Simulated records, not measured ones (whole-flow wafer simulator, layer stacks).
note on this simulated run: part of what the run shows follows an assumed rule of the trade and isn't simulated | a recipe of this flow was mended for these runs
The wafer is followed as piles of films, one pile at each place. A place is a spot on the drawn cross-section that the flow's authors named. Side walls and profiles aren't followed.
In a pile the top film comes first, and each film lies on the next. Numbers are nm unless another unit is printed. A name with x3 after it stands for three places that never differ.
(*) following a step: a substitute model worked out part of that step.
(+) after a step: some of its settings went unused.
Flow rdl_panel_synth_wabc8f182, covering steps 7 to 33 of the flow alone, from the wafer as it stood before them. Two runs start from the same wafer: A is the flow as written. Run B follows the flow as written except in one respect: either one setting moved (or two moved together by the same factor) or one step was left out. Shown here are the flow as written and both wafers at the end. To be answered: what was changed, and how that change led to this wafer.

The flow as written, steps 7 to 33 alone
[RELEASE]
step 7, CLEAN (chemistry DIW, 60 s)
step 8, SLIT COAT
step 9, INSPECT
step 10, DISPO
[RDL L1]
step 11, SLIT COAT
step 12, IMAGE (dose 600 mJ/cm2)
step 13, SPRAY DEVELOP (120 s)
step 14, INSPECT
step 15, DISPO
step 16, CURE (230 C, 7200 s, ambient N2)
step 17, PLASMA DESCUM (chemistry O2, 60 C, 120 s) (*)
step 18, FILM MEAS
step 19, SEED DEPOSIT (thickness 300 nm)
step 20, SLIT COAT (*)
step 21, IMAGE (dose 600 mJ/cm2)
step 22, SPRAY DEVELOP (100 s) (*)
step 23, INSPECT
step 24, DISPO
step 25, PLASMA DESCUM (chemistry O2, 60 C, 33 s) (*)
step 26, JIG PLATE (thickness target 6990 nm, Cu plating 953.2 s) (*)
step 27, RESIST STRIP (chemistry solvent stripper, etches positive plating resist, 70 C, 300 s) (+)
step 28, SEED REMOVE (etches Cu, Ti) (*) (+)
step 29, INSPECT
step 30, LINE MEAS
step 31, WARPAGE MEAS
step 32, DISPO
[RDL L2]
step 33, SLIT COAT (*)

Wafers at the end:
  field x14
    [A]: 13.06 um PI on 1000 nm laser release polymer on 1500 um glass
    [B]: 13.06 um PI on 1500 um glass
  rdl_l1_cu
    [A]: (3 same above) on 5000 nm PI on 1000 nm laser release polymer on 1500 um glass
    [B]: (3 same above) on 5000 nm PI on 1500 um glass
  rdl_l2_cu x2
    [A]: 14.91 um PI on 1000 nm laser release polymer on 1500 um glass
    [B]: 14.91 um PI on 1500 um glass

Cause: step 8, SLIT COAT, was not run.

How this came from the change, step by step:
  (no step that both runs have acts differently)
